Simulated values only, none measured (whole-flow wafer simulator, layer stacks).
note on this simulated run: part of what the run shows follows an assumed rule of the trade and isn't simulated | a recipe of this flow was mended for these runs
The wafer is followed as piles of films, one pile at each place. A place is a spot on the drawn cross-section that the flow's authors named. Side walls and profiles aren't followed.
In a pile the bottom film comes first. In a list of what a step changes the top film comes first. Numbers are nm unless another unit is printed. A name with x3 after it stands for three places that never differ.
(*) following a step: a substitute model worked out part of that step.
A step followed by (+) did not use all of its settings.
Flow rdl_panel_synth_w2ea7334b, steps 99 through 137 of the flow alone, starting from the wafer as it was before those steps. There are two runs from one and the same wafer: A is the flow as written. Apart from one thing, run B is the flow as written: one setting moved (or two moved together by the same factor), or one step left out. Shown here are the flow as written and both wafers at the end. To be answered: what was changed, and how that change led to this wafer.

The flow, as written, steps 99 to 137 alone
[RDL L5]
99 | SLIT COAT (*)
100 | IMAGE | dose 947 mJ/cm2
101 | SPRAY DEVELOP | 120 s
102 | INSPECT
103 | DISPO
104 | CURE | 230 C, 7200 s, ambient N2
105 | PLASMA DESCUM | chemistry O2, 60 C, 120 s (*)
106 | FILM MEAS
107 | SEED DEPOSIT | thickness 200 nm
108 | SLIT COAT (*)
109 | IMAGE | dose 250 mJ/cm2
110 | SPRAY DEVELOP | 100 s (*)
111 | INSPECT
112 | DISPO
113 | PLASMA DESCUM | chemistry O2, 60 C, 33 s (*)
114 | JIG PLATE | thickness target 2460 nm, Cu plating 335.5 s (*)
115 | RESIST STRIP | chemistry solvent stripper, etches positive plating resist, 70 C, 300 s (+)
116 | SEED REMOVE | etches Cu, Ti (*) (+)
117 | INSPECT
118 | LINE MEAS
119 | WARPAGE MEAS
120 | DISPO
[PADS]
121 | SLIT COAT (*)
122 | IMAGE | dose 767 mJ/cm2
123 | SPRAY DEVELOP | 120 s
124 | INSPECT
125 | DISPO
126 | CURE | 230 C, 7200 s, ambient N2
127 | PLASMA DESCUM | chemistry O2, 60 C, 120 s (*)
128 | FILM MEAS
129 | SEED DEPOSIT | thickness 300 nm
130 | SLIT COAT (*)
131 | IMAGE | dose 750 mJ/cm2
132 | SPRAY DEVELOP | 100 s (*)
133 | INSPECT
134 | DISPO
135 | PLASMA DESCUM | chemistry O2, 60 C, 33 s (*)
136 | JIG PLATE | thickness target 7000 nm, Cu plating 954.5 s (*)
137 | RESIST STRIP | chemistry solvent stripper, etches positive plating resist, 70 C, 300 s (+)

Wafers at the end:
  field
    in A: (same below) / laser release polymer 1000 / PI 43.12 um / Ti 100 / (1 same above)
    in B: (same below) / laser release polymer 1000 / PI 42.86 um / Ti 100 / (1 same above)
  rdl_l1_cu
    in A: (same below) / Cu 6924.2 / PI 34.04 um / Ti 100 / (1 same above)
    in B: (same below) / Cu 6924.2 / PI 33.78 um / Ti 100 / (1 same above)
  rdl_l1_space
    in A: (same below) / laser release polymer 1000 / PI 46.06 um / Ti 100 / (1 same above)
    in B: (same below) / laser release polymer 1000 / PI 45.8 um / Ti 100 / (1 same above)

Cause: step 114, JIG PLATE: Cu plating 240.9 s was run, whereas the flow has Cu plating 335.5 s.

How this came from the change, step by step:
  114 | JIG PLATE | thickness target 2460 nm, Cu plating 335.5 s (*)
      rdl_l5_cu, rdl_l5_land, rdl_l5_via, pads_land, pads_via: A +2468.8 Cu | B +1772.7 Cu
  121 | SLIT COAT (*)
      rdl_l2_cu, rdl_l2_space: A +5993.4 PI | B +5734.6 PI
      field: A +5893.8 PI | B +5635.9 PI
      (as well as at 21 more places)
  130 | SLIT COAT (*)
      rdl_l2_cu, rdl_l2_space: A +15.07 um ILINE-POS-THICK-GRADE-A (new film) | B +15.08 um ILINE-POS-THICK-GRADE-A (new film)
      rdl_l5_cu: A +15.12 um ILINE-POS-THICK-GRADE-A (new film) | B +14.88 um ILINE-POS-THICK-GRADE-A (new film)
      (as well as at 7 more places)
  132 | SPRAY DEVELOP | 100 s (*)
      pads_cu: A -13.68 um ILINE-POS-THICK-GRADE-A (all of it) | B -13.65 um ILINE-POS-THICK-GRADE-A (all of it)
      pads_land: A -13.11 um ILINE-POS-THICK-GRADE-A (all of it) | B -13.17 um ILINE-POS-THICK-GRADE-A (all of it)
      (as well as at 1 more place)
  137 | RESIST STRIP | chemistry solvent stripper, etches positive plating resist, 70 C, 300 s (+)
      rdl_l5_cu: A -15.09 um ILINE-POS-THICK-GRADE-A (all of it) | B -14.85 um ILINE-POS-THICK-GRADE-A (all of it)
      rdl_l5_space: A -15.09 um ILINE-POS-THICK-GRADE-A (all of it) | B -14.89 um ILINE-POS-THICK-GRADE-A (all of it)
      (as well as at 3 more places)
